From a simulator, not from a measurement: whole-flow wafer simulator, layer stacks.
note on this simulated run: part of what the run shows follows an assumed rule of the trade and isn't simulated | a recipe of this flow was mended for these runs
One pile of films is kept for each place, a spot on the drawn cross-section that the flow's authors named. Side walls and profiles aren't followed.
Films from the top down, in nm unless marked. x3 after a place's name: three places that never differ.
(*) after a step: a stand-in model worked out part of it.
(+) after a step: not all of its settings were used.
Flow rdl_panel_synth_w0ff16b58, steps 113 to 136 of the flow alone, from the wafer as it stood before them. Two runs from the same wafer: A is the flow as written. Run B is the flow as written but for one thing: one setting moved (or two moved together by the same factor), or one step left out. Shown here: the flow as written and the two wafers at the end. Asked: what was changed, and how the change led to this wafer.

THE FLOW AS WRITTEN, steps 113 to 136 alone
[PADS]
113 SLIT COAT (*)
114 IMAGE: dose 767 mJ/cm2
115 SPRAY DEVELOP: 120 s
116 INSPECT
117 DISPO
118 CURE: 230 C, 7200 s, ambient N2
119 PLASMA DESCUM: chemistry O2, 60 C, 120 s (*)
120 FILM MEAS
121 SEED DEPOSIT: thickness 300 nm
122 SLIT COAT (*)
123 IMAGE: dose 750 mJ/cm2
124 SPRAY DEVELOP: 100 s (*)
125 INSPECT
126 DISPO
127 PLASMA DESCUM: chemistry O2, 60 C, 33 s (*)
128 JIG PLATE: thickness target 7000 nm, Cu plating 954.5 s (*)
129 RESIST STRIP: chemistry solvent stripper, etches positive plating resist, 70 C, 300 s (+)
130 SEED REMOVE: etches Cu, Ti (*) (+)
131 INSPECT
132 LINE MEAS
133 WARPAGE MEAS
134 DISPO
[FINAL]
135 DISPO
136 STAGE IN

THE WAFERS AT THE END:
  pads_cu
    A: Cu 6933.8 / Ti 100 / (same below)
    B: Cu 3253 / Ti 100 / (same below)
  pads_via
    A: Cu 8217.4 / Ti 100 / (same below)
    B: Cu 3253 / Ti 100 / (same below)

The cause: step 128, JIG PLATE: Cu plating 454.3 s was run, where the flow has Cu plating 954.5 s.

How the change led to this, step by step:
  128 JIG PLATE: thickness target 7000 nm, Cu plating 954.5 s (*)
      pads_cu, pads_land: A Cu +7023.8 | B Cu +3343
      pads_via: A Cu +8307.4 | B Cu +3343
